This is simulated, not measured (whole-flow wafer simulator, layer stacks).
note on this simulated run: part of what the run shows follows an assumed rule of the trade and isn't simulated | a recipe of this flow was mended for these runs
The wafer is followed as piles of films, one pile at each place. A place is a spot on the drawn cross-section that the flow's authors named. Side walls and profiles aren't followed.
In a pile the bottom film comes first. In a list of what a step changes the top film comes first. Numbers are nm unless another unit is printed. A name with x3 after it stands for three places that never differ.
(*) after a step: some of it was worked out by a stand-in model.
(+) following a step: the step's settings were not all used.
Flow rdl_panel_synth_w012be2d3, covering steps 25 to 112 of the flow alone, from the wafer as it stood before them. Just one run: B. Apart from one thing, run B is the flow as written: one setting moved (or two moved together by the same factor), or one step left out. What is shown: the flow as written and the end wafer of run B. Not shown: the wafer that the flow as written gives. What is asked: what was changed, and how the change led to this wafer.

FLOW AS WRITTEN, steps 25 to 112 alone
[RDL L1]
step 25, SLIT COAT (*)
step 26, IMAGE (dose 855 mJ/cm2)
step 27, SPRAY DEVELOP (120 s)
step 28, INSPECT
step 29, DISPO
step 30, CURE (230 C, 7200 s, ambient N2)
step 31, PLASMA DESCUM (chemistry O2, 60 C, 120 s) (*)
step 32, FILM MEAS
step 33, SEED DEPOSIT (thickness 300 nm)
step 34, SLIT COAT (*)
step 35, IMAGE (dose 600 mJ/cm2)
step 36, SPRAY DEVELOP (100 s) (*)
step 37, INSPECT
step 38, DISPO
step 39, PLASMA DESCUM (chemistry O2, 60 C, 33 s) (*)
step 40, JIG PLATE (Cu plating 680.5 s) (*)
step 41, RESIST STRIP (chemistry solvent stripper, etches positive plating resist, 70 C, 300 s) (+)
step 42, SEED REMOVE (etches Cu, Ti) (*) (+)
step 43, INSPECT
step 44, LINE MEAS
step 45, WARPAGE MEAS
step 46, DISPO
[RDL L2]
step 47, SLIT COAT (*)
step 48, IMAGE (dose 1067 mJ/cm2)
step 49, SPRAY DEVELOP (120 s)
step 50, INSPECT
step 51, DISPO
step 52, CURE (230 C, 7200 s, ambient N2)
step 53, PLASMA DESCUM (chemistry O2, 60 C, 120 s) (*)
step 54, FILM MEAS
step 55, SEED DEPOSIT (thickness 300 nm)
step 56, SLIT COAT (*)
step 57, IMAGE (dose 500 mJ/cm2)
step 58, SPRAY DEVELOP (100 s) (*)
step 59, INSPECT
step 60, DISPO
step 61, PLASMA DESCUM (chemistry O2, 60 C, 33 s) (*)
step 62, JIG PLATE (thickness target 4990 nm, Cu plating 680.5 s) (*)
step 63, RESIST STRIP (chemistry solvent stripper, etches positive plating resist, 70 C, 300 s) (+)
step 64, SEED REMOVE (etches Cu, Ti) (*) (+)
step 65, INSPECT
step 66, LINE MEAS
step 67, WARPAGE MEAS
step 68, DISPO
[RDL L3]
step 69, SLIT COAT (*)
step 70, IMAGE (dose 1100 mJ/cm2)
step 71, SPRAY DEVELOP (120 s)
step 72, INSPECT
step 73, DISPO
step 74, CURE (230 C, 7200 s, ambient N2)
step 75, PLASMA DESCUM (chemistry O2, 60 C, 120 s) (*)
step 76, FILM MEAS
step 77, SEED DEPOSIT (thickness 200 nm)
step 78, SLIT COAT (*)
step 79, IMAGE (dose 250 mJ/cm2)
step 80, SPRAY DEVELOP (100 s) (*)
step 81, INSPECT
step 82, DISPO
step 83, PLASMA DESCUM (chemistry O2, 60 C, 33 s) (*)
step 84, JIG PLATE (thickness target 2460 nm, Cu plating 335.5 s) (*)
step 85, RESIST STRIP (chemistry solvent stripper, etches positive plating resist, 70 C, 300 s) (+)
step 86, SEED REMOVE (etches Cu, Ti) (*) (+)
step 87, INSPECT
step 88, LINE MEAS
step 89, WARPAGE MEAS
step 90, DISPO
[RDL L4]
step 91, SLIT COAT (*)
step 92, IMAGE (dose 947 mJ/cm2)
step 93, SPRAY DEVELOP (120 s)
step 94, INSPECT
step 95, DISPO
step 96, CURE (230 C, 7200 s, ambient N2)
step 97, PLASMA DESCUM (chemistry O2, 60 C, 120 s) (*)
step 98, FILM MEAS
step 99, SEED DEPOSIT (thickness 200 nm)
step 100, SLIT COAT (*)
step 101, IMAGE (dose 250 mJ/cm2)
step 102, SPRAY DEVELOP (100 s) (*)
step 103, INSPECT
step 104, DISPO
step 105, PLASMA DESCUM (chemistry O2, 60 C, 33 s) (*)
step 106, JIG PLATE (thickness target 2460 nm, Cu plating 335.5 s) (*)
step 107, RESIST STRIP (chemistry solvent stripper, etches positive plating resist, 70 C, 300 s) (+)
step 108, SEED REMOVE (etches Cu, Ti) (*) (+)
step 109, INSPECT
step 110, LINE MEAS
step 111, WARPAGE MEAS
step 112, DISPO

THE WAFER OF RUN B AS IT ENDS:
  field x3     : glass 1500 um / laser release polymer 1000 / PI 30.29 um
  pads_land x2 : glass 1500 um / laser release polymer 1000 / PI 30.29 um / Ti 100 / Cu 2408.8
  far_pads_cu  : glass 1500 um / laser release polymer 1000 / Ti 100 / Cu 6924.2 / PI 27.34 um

The reason: step 40, JIG PLATE: Cu plating 517.2 s was run, though the flow has Cu plating 680.5 s.

The path from the change to this, step by step:
  step 40, JIG PLATE (Cu plating 680.5 s) (*)
      rdl_l1_cu, rdl_l1_land, rdl_l1_via, rdl_l1_rim, rdl_l2_land, rdl_l2_via: Cu gains 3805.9 (it would be, as written: Cu gains 5007.5)
  step 47, SLIT COAT (*)
      field x3, rdl_l3_cu, rdl_l3_space and 9 more: PI gains 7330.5 (it would be, as written: PI gains 7600.9)
      rdl_l2_cu, rdl_l2_space: PI gains 8309.9 (it would be, as written: PI gains 8899.9)
      (also at 5 further places)
  step 56, SLIT COAT (*)
      rdl_l1_cu: ILINE-POS-THICK-GRADE-A gains 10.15 um (new film) (it would be, as written: ILINE-POS-THICK-GRADE-A gains 10.04 um (new film))
      rdl_l1_space: ILINE-POS-THICK-GRADE-A gains 10.91 um (new film) (it would be, as written: ILINE-POS-THICK-GRADE-A gains 11.02 um (new film))
      (also at 3 further places)
  step 58, SPRAY DEVELOP (100 s) (*)
      rdl_l2_land: ILINE-POS-THICK-GRADE-A loses 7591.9 (all of it) (it would be, as written: ILINE-POS-THICK-GRADE-A loses 7416.3 (all of it))
      rdl_l2_via: ILINE-POS-THICK-GRADE-A loses 13.03 um (all of it) (it would be, as written: ILINE-POS-THICK-GRADE-A loses 12.83 um (all of it))
  step 63, RESIST STRIP (chemistry solvent stripper, etches positive plating resist, 70 C, 300 s) (+)
      rdl_l1_cu: ILINE-POS-THICK-GRADE-A loses 10.12 um (all of it) (it would be, as written: ILINE-POS-THICK-GRADE-A loses 10.01 um (all of it))
      rdl_l1_space: ILINE-POS-THICK-GRADE-A loses 10.88 um (all of it) (it would be, as written: ILINE-POS-THICK-GRADE-A loses 10.99 um (all of it))
      (also at 1 further place)
  step 69, SLIT COAT (*)
      rdl_l1_land: PI gains 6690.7 (it would be, as written: PI gains 6541.5)
      rdl_l1_via: PI gains 7810.2 (it would be, as written: PI gains 7624.2)
      (also at 4 further places)
  step 78, SLIT COAT (*)
      rdl_l1_via: ILINE-POS-THICK-GRADE-A gains 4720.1 (new film) (it would be, as written: ILINE-POS-THICK-GRADE-A gains 4607.1 (new film))
  step 85, RESIST STRIP (chemistry solvent stripper, etches positive plating resist, 70 C, 300 s) (+)
      rdl_l1_via: ILINE-POS-THICK-GRADE-A loses 4690.4 (all of it) (it would be, as written: ILINE-POS-THICK-GRADE-A loses 4577.4 (all of it))
  step 91, SLIT COAT (*)
      far_pads_cu: PI gains 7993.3 (it would be, as written: PI gains 7829.7)
      rdl_l1_cu: PI gains 8333.3 (it would be, as written: PI gains 8062.8)
      (also at 3 further places)
  step 100, SLIT COAT (*)
      rdl_l1_cu: ILINE-POS-THICK-GRADE-A gains 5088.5 (new film) (it would be, as written: ILINE-POS-THICK-GRADE-A gains 5202.8 (new film))
      rdl_l1_space: ILINE-POS-THICK-GRADE-A gains 5084.7 (new film) (it would be, as written: ILINE-POS-THICK-GRADE-A gains 5250.1 (new film))
  step 107, RESIST STRIP (chemistry solvent stripper, etches positive plating resist, 70 C, 300 s) (+)
      rdl_l1_cu: ILINE-POS-THICK-GRADE-A loses 5058.8 (all of it) (it would be, as written: ILINE-POS-THICK-GRADE-A loses 5173.1 (all of it))
      rdl_l1_space: ILINE-POS-THICK-GRADE-A loses 5055 (all of it) (it would be, as written: ILINE-POS-THICK-GRADE-A loses 5220.4 (all of it))
